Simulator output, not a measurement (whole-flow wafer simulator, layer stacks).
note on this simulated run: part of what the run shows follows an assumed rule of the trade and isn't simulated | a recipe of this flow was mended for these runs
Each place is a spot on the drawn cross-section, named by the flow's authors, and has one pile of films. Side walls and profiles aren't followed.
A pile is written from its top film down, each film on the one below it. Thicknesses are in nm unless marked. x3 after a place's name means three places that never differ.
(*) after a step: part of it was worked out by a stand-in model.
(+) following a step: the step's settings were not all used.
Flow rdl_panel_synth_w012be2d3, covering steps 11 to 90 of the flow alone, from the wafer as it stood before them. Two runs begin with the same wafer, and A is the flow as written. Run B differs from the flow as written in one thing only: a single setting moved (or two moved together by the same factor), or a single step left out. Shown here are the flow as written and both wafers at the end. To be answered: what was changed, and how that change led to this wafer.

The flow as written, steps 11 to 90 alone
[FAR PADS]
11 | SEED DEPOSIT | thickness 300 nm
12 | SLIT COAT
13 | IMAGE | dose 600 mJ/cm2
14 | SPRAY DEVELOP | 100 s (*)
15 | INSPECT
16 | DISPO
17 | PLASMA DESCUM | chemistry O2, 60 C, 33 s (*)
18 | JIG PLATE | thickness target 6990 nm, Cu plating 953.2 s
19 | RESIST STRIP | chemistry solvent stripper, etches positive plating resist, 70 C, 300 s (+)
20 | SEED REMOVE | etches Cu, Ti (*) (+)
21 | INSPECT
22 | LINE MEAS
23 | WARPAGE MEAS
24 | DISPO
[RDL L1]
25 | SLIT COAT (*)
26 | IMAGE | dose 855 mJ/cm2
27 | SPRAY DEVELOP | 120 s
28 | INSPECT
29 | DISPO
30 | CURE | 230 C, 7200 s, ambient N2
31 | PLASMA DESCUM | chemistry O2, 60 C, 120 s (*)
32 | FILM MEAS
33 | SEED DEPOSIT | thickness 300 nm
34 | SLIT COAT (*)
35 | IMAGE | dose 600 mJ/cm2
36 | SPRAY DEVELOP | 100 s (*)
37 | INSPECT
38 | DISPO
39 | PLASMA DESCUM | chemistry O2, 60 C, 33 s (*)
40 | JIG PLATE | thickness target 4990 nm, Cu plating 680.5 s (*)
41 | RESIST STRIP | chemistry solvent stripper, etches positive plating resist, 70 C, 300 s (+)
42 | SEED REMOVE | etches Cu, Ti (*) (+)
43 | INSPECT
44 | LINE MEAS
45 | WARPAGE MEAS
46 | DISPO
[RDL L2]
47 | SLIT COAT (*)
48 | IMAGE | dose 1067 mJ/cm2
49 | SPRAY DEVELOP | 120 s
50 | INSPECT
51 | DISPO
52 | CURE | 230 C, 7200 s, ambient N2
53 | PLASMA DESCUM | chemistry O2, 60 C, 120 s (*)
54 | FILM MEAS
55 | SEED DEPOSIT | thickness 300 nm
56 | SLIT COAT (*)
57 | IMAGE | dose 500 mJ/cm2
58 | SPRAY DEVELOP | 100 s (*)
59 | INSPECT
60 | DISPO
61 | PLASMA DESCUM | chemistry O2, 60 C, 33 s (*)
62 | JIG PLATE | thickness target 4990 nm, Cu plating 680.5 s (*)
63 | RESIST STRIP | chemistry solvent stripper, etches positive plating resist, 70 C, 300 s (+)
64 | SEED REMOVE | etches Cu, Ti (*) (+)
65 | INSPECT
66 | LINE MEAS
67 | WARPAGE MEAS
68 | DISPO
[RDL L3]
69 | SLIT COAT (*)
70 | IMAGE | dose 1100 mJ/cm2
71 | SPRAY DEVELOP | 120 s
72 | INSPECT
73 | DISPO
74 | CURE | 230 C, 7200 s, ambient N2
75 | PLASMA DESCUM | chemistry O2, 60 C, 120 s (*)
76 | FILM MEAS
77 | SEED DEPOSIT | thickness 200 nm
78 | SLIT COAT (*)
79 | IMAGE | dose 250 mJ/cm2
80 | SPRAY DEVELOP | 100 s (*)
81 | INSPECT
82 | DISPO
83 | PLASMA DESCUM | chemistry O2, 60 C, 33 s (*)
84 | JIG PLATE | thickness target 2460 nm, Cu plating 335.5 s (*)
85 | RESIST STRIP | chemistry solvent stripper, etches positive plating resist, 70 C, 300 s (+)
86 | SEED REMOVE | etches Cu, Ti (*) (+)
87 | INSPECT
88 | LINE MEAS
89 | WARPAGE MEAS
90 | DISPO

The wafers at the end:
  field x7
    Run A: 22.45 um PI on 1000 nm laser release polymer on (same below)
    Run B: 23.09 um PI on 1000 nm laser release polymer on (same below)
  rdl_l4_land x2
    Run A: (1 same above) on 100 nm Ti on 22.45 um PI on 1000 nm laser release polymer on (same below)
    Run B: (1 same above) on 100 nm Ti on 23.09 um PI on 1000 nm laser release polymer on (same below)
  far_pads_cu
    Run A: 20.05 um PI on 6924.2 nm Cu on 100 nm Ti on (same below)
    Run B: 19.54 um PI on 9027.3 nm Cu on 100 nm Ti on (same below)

The reason: step 18, JIG PLATE: Cu plating 1239 s was run, though the flow has Cu plating 953.2 s.

The path from the change to this, step by step:
  18 | JIG PLATE | thickness target 6990 nm, Cu plating 953.2 s
      far_pads_cu, rdl_l1_land, rdl_l1_via: A +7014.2 Cu | B +9117.3 Cu
  25 | SLIT COAT (*)
      field x7, rdl_l2_cu, rdl_l2_space and 10 more: A +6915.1 PI (new film) | B +7548 PI (new film)
      far_pads_cu: A +4450.5 PI (new film) | B +4265.6 PI (new film)
      (as well as at 2 more places)
  34 | SLIT COAT (*)
      far_pads_cu: A +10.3 um ILINE-POS-THICK-GRADE-A (new film) | B +10.33 um ILINE-POS-THICK-GRADE-A (new film)
      rdl_l1_cu: A +12.38 um ILINE-POS-THICK-GRADE-A (new film) | B +13.15 um ILINE-POS-THICK-GRADE-A (new film)
      (as well as at 2 more places)
  36 | SPRAY DEVELOP | 100 s (*)
      rdl_l1_cu: A -12.38 um ILINE-POS-THICK-GRADE-A (all of it) | B -13.15 um ILINE-POS-THICK-GRADE-A (all of it)
      rdl_l1_via: A -13.33 um ILINE-POS-THICK-GRADE-A (all of it) | B -13.3 um ILINE-POS-THICK-GRADE-A (all of it)
  41 | RESIST STRIP | chemistry solvent stripper, etches positive plating resist, 70 C, 300 s (+)
      far_pads_cu: A -10.27 um ILINE-POS-THICK-GRADE-A (all of it) | B -10.3 um ILINE-POS-THICK-GRADE-A (all of it)
      rdl_l1_space: A -12.36 um ILINE-POS-THICK-GRADE-A (all of it) | B -13.2 um ILINE-POS-THICK-GRADE-A (all of it)
  47 | SLIT COAT (*)
      rdl_l1_space: A +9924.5 PI | B +10.26 um PI
      far_pads_cu: A +7707.8 PI | B +7493.7 PI
      (as well as at 3 more places)
  56 | SLIT COAT (*)
      rdl_l1_cu: A +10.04 um ILINE-POS-THICK-GRADE-A (new film) | B +10.26 um ILINE-POS-THICK-GRADE-A (new film)
      rdl_l1_space: A +11.02 um ILINE-POS-THICK-GRADE-A (new film) | B +11.23 um ILINE-POS-THICK-GRADE-A (new film)
      (as well as at 1 more place)
  63 | RESIST STRIP | chemistry solvent stripper, etches positive plating resist, 70 C, 300 s (+)
      rdl_l1_cu: A -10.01 um ILINE-POS-THICK-GRADE-A (all of it) | B -10.23 um ILINE-POS-THICK-GRADE-A (all of it)
      rdl_l1_space: A -10.99 um ILINE-POS-THICK-GRADE-A (all of it) | B -11.2 um ILINE-POS-THICK-GRADE-A (all of it)
      (as well as at 1 more place)
  69 | SLIT COAT (*)
      rdl_l1_cu: A +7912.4 PI | B +8099.4 PI
      rdl_l1_land: A +6541.5 PI | B +6393.5 PI
  78 | SLIT COAT (*)
      rdl_l1_land: A +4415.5 ILINE-POS-THICK-GRADE-A (new film) | B +4311.8 ILINE-POS-THICK-GRADE-A (new film)
      rdl_l1_via: A +4607.1 ILINE-POS-THICK-GRADE-A (new film) | B +4493.5 ILINE-POS-THICK-GRADE-A (new film)
  85 | RESIST STRIP | chemistry solvent stripper, etches positive plating resist, 70 C, 300 s (+)
      rdl_l1_land: A -4385.8 ILINE-POS-THICK-GRADE-A (all of it) | B -4282.1 ILINE-POS-THICK-GRADE-A (all of it)
      rdl_l1_via: A -4577.4 ILINE-POS-THICK-GRADE-A (all of it) | B -4463.8 ILINE-POS-THICK-GRADE-A (all of it)
